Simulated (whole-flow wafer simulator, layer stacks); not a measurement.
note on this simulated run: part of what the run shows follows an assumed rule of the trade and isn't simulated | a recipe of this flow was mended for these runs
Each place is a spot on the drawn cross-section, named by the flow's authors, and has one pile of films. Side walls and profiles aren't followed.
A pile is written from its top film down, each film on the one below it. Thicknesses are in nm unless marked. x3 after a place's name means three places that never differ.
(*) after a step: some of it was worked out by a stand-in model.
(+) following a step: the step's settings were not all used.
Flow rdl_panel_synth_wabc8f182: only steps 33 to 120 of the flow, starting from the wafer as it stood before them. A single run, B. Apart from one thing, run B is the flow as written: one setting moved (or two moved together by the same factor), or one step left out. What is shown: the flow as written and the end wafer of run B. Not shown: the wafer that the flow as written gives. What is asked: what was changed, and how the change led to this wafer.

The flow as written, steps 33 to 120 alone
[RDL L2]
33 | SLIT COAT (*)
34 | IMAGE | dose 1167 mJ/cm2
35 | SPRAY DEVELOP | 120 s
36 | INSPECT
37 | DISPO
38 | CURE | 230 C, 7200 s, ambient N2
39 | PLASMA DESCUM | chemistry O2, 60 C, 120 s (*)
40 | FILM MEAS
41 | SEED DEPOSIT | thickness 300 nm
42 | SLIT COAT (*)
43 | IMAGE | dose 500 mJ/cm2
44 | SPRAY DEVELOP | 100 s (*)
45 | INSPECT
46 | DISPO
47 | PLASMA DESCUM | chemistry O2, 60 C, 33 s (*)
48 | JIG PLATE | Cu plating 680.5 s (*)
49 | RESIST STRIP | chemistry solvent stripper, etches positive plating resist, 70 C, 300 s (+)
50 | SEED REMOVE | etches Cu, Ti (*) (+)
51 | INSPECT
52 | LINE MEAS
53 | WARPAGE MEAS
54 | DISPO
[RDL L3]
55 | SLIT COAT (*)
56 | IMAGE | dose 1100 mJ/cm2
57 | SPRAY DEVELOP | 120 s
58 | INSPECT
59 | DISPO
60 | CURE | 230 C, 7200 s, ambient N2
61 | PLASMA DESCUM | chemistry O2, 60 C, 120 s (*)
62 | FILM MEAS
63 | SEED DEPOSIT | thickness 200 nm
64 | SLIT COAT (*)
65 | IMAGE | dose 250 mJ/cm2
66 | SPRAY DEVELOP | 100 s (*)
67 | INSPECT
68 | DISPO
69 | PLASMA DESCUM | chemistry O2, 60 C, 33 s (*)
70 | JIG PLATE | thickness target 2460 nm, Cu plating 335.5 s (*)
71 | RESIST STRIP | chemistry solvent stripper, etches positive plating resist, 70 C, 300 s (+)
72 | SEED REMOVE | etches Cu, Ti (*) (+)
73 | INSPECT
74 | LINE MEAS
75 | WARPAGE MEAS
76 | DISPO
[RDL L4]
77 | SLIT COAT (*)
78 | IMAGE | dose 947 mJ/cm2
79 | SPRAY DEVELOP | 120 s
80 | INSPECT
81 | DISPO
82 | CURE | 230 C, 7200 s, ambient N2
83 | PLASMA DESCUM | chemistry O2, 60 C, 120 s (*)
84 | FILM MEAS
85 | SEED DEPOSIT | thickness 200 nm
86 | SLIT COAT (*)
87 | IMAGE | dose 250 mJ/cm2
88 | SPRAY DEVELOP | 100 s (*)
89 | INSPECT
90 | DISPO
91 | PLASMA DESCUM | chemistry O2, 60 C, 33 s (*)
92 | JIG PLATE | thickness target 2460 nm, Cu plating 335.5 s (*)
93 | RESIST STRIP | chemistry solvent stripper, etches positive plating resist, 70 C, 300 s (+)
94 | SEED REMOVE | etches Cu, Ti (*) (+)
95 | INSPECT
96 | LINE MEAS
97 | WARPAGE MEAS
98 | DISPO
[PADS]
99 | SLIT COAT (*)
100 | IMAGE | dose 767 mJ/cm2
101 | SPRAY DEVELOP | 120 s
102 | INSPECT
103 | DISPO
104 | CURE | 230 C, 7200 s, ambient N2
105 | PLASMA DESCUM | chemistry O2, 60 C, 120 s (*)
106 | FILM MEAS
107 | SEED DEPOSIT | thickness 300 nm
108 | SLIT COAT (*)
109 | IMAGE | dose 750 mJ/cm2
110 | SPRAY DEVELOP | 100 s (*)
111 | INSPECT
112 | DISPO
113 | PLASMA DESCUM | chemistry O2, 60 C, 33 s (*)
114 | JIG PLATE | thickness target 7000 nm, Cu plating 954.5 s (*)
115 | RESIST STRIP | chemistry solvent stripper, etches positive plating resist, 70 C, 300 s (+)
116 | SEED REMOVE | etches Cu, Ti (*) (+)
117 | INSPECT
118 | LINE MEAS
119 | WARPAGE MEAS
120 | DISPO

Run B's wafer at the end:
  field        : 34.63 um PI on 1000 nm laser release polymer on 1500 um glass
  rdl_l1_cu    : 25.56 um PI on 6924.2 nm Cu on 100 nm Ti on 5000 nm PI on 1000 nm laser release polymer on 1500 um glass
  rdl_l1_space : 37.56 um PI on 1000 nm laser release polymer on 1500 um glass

What caused this: step 48, JIG PLATE: Cu plating 517.2 s was run, though the flow has Cu plating 680.5 s.

The path from the change to this, step by step:
  48 | JIG PLATE | Cu plating 680.5 s (*)
      rdl_l2_cu, rdl_l2_land, rdl_l2_via, rdl_l2_rim, rdl_l3_land, rdl_l3_via: Cu gains 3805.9 (it would be, as written: Cu gains 5007.5)
  55 | SLIT COAT (*)
      rdl_l2_space: PI gains 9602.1 (it would be, as written: PI gains 10.58 um)
      field, rdl_l4_cu, rdl_l4_space and 6 more: PI gains 7563.3 (it would be, as written: PI gains 7936.4)
      (also at 10 further places)
  64 | SLIT COAT (*)
      rdl_l2_space: ILINE-POS-THICK-GRADE-A gains 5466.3 (new film) (it would be, as written: ILINE-POS-THICK-GRADE-A gains 5624.6 (new film))
      rdl_l1_rim: ILINE-POS-THICK-GRADE-A gains 4897.2 (new film) (it would be, as written: ILINE-POS-THICK-GRADE-A gains 5077.5 (new film))
      (also at 3 further places)
  66 | SPRAY DEVELOP | 100 s (*)
      rdl_l3_land: ILINE-POS-THICK-GRADE-A loses 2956 (all of it) (it would be, as written: ILINE-POS-THICK-GRADE-A loses 2880.1 (all of it))
  71 | RESIST STRIP | chemistry solvent stripper, etches positive plating resist, 70 C, 300 s (+)
      rdl_l2_space: ILINE-POS-THICK-GRADE-A loses 5436.6 (all of it) (it would be, as written: ILINE-POS-THICK-GRADE-A loses 5594.9 (all of it))
      rdl_l1_rim: ILINE-POS-THICK-GRADE-A loses 4867.5 (all of it) (it would be, as written: ILINE-POS-THICK-GRADE-A loses 5047.8 (all of it))
      (also at 2 further places)
  77 | SLIT COAT (*)
      rdl_l1_rim: PI gains 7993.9 (it would be, as written: PI gains 8189.4)
      rdl_l2_via: PI gains 7867.3 (it would be, as written: PI gains 7515)
      (also at 2 further places)
  86 | SLIT COAT (*)
      rdl_l2_via: ILINE-POS-THICK-GRADE-A gains 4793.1 (new film) (it would be, as written: ILINE-POS-THICK-GRADE-A gains 4655.1 (new film))
  93 | RESIST STRIP | chemistry solvent stripper, etches positive plating resist, 70 C, 300 s (+)
      rdl_l2_via: ILINE-POS-THICK-GRADE-A loses 4763.4 (all of it) (it would be, as written: ILINE-POS-THICK-GRADE-A loses 4625.4 (all of it))
  99 | SLIT COAT (*)
      rdl_l2_via: PI gains 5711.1 (it would be, as written: PI gains 5584.8)
  108 | SLIT COAT (*)
      rdl_l2_cu, rdl_l2_space: ILINE-POS-THICK-GRADE-A gains 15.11 um (new film) (it would be, as written: ILINE-POS-THICK-GRADE-A gains 15.16 um (new film))
      rdl_l1_rim: ILINE-POS-THICK-GRADE-A gains 14.97 um (new film) (it would be, as written: ILINE-POS-THICK-GRADE-A gains 14.98 um (new film))
      (also at 6 further places)
  115 | RESIST STRIP | chemistry solvent stripper, etches positive plating resist, 70 C, 300 s (+)
      rdl_l2_cu, rdl_l2_space: ILINE-POS-THICK-GRADE-A loses 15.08 um (all of it) (it would be, as written: ILINE-POS-THICK-GRADE-A loses 15.13 um (all of it))
      rdl_l1_rim: ILINE-POS-THICK-GRADE-A loses 14.94 um (all of it) (it would be, as written: ILINE-POS-THICK-GRADE-A loses 14.95 um (all of it))
      (also at 6 further places)
